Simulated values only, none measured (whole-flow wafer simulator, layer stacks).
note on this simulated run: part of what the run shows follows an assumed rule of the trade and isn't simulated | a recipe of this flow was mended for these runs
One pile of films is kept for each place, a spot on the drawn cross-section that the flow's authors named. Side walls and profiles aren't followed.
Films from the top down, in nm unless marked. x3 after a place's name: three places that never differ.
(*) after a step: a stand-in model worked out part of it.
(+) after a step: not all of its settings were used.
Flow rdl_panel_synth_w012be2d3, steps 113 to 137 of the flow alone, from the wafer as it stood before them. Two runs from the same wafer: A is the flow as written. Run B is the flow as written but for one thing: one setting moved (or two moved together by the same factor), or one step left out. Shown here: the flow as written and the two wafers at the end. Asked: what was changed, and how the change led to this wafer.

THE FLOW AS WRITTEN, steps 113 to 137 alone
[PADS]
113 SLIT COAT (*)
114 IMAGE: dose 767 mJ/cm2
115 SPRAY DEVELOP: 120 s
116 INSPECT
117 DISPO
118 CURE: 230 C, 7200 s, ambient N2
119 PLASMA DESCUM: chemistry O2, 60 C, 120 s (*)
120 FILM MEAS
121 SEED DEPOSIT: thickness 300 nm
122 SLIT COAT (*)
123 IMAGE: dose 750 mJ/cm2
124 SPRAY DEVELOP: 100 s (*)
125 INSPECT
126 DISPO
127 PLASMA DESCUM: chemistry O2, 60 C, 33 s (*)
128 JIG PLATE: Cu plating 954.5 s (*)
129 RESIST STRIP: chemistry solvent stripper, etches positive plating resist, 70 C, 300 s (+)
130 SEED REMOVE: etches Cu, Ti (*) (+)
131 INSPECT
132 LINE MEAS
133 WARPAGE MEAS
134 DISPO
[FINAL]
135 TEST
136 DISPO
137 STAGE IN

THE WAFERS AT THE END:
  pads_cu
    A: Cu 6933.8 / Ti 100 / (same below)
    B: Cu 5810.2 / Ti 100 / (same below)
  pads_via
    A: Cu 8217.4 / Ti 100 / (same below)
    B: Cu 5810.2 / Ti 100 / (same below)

The cause: step 128, JIG PLATE: Cu plating 801.8 s was run, where the flow has Cu plating 954.5 s.

How the change led to this, step by step:
  128 JIG PLATE: Cu plating 954.5 s (*)
      pads_cu, pads_land: A Cu +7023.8 | B Cu +5900.2
      pads_via: A Cu +8307.4 | B Cu +5900.2
